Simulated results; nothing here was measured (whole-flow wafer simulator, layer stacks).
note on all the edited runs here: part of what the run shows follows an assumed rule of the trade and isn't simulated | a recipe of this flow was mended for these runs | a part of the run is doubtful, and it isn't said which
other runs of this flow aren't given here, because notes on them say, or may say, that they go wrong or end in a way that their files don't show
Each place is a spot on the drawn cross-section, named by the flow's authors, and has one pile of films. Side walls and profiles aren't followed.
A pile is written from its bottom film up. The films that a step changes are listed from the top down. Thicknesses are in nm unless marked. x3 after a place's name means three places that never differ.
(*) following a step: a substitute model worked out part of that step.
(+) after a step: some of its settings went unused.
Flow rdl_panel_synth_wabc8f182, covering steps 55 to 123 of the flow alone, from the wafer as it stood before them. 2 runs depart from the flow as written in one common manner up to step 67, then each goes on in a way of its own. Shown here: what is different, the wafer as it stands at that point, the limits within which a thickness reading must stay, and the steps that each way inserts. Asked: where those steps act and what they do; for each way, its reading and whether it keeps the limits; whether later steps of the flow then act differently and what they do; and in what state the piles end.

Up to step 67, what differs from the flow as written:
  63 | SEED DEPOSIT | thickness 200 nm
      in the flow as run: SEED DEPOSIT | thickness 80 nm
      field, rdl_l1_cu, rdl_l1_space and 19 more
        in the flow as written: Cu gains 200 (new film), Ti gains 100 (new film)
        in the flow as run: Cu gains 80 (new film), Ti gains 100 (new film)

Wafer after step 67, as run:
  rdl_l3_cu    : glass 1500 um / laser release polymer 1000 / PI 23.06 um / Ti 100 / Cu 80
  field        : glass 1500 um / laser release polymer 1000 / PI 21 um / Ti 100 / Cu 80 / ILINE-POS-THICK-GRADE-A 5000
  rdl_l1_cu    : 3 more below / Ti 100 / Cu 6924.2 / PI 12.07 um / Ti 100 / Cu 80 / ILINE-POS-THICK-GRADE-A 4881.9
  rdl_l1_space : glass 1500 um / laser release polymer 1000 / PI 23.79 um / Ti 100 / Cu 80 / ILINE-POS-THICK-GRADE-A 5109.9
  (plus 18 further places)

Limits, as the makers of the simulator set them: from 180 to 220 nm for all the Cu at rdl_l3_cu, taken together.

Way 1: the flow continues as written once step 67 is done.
  The reading taken after step 67 is 80 nm, which is outside the limits.
  Later steps of the flow acting differently than as written (not shown: 3 more steps that differ only slightly, by at most 2% or 0.5 nm, whichever is larger):
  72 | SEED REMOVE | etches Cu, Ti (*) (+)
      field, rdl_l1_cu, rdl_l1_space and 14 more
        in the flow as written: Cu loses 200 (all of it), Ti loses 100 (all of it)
        going this way: Cu loses 80 (all of it), Ti loses 100 (all of it)
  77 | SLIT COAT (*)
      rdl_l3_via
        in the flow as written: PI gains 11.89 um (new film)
        going this way: PI gains 11.88 um (new film)
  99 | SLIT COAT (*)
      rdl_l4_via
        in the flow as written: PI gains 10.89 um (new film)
        going this way: PI gains 10.9 um (new film)
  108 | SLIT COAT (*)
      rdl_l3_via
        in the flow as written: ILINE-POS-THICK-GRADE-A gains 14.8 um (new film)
        going this way: ILINE-POS-THICK-GRADE-A gains 14.81 um (new film)
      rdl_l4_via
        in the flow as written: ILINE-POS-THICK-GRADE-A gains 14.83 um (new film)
        going this way: ILINE-POS-THICK-GRADE-A gains 14.84 um (new film)
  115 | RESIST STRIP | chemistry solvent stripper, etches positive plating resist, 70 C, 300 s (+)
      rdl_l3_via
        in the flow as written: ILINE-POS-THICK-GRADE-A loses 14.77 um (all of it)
        going this way: ILINE-POS-THICK-GRADE-A loses 14.78 um (all of it)
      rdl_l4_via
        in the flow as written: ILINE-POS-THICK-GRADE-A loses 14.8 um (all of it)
        going this way: ILINE-POS-THICK-GRADE-A loses 14.81 um (all of it)
  The piles end different from the flow's at rdl_l3_cu, rdl_l3_land, rdl_l3_via, rdl_l4_land, rdl_l4_via by more than 2% or 0.5 nm, whichever is larger.
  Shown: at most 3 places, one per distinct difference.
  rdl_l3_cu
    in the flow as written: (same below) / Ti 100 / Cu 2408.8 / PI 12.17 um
    going this way: (same below) / Ti 100 / Cu 2288.8 / PI 12.19 um
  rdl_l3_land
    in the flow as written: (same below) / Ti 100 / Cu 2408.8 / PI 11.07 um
    going this way: (same below) / Ti 100 / Cu 2288.8 / PI 11.08 um
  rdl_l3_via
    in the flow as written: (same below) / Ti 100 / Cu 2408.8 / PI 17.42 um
    going this way: (same below) / Ti 100 / Cu 2288.8 / PI 17.43 um

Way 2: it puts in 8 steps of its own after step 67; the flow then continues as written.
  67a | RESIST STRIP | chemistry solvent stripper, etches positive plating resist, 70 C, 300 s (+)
      field, rdl_l4_cu, rdl_l4_space, pads_cu, pads_space, pads_land, pads_via
        ILINE-POS-THICK-GRADE-A loses 5000 (all of it)
      rdl_l1_cu
        ILINE-POS-THICK-GRADE-A loses 4881.9 (all of it)
      rdl_l1_space
        ILINE-POS-THICK-GRADE-A loses 5109.9 (all of it)
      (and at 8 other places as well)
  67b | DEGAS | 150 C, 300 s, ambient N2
      does not change any film at any place that is followed
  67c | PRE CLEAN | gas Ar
      does not change any film at any place that is followed
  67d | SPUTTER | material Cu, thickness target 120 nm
      field, rdl_l1_cu, rdl_l1_space and 19 more
        Cu gains 120
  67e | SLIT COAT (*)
      field, rdl_l4_cu, rdl_l4_space and 6 more
        ILINE-POS-THICK-GRADE-A gains 5000 (new film)
      rdl_l3_cu, rdl_l3_space
        ILINE-POS-THICK-GRADE-A gains 4624.3 (new film)
      rdl_l1_cu
        ILINE-POS-THICK-GRADE-A gains 4881.9 (new film)
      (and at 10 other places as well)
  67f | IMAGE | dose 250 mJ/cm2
      does not change any film at any place that is followed
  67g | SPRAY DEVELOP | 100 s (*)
      rdl_l4_land, rdl_l4_via
        ILINE-POS-THICK-GRADE-A loses 5000 (all of it)
      rdl_l3_cu
        ILINE-POS-THICK-GRADE-A loses 4624.3 (all of it)
      rdl_l3_land
        ILINE-POS-THICK-GRADE-A loses 2880.1 (all of it)
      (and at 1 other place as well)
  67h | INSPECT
      does not change any film at any place that is followed
  The reading taken after step 67h is 200 nm, which is within the limits.
  Later steps of the flow that are run all act as written at every place that is followed.
  The piles end the same as the flow's at every place that both follow.

Inside the limits: way 2. Outside the limits: way 1.
